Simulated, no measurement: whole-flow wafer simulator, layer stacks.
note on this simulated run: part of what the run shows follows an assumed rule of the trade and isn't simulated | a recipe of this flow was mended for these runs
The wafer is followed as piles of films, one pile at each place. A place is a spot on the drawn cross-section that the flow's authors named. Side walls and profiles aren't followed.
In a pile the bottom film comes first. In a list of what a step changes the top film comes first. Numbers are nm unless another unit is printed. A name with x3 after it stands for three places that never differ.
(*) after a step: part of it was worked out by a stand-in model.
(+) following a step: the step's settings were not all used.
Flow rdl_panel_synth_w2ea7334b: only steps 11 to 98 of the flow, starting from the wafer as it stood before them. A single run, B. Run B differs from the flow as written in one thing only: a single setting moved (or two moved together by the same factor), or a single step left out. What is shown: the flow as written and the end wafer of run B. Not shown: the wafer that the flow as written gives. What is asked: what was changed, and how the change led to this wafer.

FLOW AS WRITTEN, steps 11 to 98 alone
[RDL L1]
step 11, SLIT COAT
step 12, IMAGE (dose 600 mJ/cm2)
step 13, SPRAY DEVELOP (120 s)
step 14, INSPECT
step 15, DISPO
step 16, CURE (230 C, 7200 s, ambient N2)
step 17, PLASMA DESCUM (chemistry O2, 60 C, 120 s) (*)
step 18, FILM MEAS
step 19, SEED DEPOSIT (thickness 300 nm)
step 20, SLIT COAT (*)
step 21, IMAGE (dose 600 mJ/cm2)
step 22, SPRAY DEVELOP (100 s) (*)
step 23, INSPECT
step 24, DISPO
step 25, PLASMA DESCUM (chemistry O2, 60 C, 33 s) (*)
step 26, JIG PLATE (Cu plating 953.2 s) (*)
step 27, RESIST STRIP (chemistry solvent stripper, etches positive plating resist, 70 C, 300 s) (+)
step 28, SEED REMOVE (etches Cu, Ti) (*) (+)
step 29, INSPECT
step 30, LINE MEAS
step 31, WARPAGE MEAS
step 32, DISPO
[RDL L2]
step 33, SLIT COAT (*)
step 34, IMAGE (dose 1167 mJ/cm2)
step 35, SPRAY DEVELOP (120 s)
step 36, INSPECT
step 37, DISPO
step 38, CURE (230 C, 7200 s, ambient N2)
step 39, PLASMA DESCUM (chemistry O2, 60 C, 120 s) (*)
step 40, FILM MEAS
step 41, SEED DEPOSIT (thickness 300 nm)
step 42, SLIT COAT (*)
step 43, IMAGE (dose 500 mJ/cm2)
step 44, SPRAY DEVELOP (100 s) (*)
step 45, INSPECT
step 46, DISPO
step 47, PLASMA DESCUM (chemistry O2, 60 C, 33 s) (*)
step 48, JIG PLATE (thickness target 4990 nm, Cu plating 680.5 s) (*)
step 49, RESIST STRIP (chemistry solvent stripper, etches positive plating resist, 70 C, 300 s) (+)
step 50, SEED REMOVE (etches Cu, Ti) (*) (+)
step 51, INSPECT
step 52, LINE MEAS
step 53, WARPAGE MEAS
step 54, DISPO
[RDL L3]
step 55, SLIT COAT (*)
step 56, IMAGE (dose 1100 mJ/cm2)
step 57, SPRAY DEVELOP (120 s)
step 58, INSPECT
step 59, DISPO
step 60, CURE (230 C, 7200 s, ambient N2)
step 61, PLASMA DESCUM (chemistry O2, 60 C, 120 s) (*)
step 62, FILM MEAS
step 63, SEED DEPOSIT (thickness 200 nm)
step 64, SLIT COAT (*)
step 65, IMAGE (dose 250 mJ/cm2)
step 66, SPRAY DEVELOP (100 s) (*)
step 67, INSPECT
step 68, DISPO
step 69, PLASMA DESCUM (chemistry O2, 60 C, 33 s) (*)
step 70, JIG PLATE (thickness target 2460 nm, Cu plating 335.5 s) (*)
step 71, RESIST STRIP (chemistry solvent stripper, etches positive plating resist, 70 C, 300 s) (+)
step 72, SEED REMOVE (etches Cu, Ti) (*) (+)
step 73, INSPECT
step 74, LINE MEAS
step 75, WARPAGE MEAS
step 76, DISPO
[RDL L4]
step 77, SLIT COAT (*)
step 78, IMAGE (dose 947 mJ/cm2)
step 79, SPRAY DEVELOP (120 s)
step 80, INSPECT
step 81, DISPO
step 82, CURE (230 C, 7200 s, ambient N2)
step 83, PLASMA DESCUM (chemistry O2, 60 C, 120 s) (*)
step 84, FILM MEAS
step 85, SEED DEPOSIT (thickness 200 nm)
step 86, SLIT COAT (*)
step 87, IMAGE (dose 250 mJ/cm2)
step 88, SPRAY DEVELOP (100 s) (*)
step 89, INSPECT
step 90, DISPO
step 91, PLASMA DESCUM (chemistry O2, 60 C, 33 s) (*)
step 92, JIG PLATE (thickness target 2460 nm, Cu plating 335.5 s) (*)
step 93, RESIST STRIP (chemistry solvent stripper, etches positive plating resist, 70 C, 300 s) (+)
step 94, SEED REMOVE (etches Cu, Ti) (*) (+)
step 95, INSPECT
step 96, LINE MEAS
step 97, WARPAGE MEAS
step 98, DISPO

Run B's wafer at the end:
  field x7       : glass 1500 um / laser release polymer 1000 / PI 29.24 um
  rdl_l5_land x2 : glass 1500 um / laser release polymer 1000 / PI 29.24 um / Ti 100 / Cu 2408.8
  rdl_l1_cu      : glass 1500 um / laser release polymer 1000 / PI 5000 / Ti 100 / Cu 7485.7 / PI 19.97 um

The reason: step 26, JIG PLATE: Cu plating 1030 s was run, whereas the flow has Cu plating 953.2 s.

The path from the change to this, step by step:
  step 26, JIG PLATE (Cu plating 953.2 s) (*)
      rdl_l1_cu, rdl_l1_via, rdl_l1_rim, rdl_l2_land, rdl_l2_via: Cu gains 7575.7 (it would be, as written: Cu gains 7014.2)
  step 33, SLIT COAT (*)
      rdl_l2_cu, rdl_l2_space: PI gains 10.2 um (it would be, as written: PI gains 9908.1)
      rdl_l1_cu: PI gains 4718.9 (new film) (it would be, as written: PI gains 4815.5 (new film))
      (as well as at 1 more place)
  step 42, SLIT COAT (*)
      rdl_l2_cu, rdl_l2_space: ILINE-POS-THICK-GRADE-A gains 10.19 um (new film) (it would be, as written: ILINE-POS-THICK-GRADE-A gains 10.13 um (new film))
      rdl_l1_space: ILINE-POS-THICK-GRADE-A gains 10.59 um (new film) (it would be, as written: ILINE-POS-THICK-GRADE-A gains 10.52 um (new film))
      (as well as at 2 more places)
  step 44, SPRAY DEVELOP (100 s) (*)
      rdl_l2_cu: ILINE-POS-THICK-GRADE-A loses 10.19 um (all of it) (it would be, as written: ILINE-POS-THICK-GRADE-A loses 10.13 um (all of it))
      rdl_l2_via: ILINE-POS-THICK-GRADE-A loses 12.41 um (all of it) (it would be, as written: ILINE-POS-THICK-GRADE-A loses 12.5 um (all of it))
  step 49, RESIST STRIP (chemistry solvent stripper, etches positive plating resist, 70 C, 300 s) (+)
      rdl_l1_via: ILINE-POS-THICK-GRADE-A loses 9973.9 (all of it) (it would be, as written: ILINE-POS-THICK-GRADE-A loses 10.05 um (all of it))
      rdl_l1_space: ILINE-POS-THICK-GRADE-A loses 10.56 um (all of it) (it would be, as written: ILINE-POS-THICK-GRADE-A loses 10.49 um (all of it))
      (as well as at 1 more place)
  step 55, SLIT COAT (*)
      rdl_l2_space: PI gains 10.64 um (it would be, as written: PI gains 10.58 um)
      rdl_l2_via: PI gains 10.66 um (new film) (it would be, as written: PI gains 10.74 um (new film))
